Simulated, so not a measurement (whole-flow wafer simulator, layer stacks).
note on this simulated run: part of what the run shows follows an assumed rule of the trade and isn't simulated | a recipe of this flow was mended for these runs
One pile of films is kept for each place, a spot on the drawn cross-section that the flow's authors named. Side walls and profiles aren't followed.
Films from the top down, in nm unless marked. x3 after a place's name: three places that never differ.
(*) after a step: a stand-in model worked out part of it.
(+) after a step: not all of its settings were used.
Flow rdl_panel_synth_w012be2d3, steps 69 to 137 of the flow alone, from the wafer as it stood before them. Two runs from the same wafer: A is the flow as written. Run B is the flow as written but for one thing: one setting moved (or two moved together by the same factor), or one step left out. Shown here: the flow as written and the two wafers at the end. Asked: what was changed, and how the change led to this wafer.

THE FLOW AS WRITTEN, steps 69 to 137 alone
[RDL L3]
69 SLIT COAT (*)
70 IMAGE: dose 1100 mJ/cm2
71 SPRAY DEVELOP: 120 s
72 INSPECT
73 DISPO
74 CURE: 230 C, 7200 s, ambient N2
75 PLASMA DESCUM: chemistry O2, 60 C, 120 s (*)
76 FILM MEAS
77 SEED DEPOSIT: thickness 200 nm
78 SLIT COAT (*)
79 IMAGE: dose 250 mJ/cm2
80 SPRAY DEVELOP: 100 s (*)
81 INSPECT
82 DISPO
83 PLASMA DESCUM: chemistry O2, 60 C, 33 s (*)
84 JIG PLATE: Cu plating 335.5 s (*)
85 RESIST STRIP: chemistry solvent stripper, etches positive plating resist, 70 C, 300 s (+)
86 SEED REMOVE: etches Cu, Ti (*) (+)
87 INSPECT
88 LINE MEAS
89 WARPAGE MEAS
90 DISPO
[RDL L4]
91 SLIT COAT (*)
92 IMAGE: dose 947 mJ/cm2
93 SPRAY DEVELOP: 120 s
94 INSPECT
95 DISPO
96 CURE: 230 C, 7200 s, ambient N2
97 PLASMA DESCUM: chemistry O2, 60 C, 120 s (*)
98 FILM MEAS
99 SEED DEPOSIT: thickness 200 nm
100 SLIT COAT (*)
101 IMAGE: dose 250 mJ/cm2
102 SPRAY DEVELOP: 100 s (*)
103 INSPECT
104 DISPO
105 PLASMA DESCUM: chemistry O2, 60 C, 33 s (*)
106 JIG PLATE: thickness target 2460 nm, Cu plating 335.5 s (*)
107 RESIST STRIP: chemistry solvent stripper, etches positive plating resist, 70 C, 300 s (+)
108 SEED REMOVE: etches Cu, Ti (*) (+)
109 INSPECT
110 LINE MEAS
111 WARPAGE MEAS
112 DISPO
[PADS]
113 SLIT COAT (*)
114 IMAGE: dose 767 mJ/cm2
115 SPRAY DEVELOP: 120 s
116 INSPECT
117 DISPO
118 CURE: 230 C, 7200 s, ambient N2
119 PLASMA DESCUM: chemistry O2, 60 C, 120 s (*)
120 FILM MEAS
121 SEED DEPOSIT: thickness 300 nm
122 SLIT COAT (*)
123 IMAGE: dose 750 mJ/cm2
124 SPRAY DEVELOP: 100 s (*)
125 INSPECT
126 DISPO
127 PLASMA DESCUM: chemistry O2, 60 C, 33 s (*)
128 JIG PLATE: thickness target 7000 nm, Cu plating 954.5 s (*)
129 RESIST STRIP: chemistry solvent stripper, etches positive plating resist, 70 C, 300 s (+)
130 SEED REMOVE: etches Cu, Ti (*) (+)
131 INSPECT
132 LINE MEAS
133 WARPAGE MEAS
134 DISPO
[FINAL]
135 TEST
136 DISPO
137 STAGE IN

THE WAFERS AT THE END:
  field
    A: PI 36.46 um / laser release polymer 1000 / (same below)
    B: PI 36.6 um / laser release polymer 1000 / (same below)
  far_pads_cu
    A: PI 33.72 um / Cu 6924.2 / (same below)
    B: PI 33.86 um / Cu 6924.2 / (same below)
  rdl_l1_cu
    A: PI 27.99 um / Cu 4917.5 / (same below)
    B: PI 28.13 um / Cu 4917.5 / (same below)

The cause: step 84, JIG PLATE: Cu plating 362.3 s was run, where the flow has Cu plating 335.5 s.

How the change led to this, step by step:
  84 JIG PLATE: Cu plating 335.5 s (*)
      rdl_l3_cu, rdl_l3_land, rdl_l3_via, rdl_l4_land, rdl_l4_via: A Cu +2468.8 | B Cu +2666
  91 SLIT COAT (*)
      rdl_l3_space: A PI +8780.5 | B PI +8973.8
      rdl_l2_rim: A PI +8037.4 | B PI +8264.1
      (and at 1 more place)
  113 SLIT COAT (*)
      rdl_l4_via: A PI +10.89 um (new film) | B PI +10.88 um (new film)
  122 SLIT COAT (*)
      rdl_l3_space: A ILINE-POS-THICK-GRADE-A +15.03 um (new film) | B ILINE-POS-THICK-GRADE-A +15.04 um (new film)
      rdl_l2_rim: A ILINE-POS-THICK-GRADE-A +14.92 um (new film) | B ILINE-POS-THICK-GRADE-A +14.91 um (new film)
      (and at 4 more places)
  129 RESIST STRIP: chemistry solvent stripper, etches positive plating resist, 70 C, 300 s (+)
      rdl_l3_space: A ILINE-POS-THICK-GRADE-A -15 um (all of it) | B ILINE-POS-THICK-GRADE-A -15.01 um (all of it)
      rdl_l2_rim: A ILINE-POS-THICK-GRADE-A -14.89 um (all of it) | B ILINE-POS-THICK-GRADE-A -14.88 um (all of it)
      (and at 4 more places)
